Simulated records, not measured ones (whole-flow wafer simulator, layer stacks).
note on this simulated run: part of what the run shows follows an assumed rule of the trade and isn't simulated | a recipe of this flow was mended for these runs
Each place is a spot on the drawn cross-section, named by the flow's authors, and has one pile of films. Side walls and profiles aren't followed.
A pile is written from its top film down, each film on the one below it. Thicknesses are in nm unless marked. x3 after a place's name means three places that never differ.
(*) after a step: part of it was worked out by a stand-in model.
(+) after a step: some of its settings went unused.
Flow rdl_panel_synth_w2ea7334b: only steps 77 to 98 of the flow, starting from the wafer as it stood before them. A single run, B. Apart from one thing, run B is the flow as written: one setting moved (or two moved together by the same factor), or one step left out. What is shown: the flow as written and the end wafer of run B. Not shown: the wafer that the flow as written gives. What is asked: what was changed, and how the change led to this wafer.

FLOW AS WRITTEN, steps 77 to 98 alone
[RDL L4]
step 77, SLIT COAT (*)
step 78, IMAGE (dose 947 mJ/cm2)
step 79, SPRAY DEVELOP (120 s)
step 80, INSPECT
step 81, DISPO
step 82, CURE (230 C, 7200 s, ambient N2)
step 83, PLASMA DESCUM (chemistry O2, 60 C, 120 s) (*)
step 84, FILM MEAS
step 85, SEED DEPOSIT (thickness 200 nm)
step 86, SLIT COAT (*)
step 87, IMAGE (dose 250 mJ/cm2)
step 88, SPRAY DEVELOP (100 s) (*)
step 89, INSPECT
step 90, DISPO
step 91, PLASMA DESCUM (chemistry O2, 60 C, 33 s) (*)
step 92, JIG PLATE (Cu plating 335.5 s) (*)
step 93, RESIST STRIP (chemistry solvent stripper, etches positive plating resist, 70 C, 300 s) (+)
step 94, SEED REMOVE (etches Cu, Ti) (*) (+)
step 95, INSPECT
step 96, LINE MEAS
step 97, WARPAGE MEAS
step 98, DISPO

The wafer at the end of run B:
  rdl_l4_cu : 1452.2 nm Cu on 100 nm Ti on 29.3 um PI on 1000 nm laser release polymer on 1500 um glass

What caused this: step 92, JIG PLATE: Cu plating 205.5 s was run, while the flow as written has Cu plating 335.5 s.

Step by step, how the change led to this:
  step 92, JIG PLATE (Cu plating 335.5 s) (*)
      rdl_l4_cu, rdl_l4_land, rdl_l4_via, rdl_l5_land x2: +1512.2 Cu (in the flow as written it would be: +2468.8 Cu)
